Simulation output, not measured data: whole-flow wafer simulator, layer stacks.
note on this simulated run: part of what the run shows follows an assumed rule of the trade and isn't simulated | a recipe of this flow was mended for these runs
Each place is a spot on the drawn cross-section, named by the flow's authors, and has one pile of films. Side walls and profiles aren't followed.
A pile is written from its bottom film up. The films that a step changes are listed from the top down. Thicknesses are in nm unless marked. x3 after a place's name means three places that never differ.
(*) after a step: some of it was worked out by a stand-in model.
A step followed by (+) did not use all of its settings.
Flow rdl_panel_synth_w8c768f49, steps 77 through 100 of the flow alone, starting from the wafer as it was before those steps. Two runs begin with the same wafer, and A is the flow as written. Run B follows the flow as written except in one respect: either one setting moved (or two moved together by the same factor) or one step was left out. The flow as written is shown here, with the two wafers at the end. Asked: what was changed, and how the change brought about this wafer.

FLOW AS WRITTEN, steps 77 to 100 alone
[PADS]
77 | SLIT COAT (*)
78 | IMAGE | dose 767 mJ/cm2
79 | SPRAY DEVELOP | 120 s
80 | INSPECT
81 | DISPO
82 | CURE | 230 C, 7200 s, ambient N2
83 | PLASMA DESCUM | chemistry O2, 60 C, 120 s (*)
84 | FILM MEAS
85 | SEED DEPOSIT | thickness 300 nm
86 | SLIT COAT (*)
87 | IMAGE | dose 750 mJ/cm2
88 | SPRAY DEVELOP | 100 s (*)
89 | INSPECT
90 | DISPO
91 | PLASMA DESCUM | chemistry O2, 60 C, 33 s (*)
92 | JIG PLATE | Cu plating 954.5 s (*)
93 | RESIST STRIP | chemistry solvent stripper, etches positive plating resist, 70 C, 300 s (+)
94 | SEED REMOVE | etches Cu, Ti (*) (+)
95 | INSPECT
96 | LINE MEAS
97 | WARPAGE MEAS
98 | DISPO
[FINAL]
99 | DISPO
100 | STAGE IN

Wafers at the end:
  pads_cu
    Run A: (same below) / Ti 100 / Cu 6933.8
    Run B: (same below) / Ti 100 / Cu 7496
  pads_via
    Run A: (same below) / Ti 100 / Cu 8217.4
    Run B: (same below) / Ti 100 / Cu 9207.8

What caused this: step 92, JIG PLATE: Cu plating 1031 s was run, while the flow as written has Cu plating 954.5 s.

Step by step, how the change led to this:
  92 | JIG PLATE | Cu plating 954.5 s (*)
      pads_cu, pads_land: A Cu gains 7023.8 | B Cu gains 7586
      pads_via: A Cu gains 8307.4 | B Cu gains 9297.8
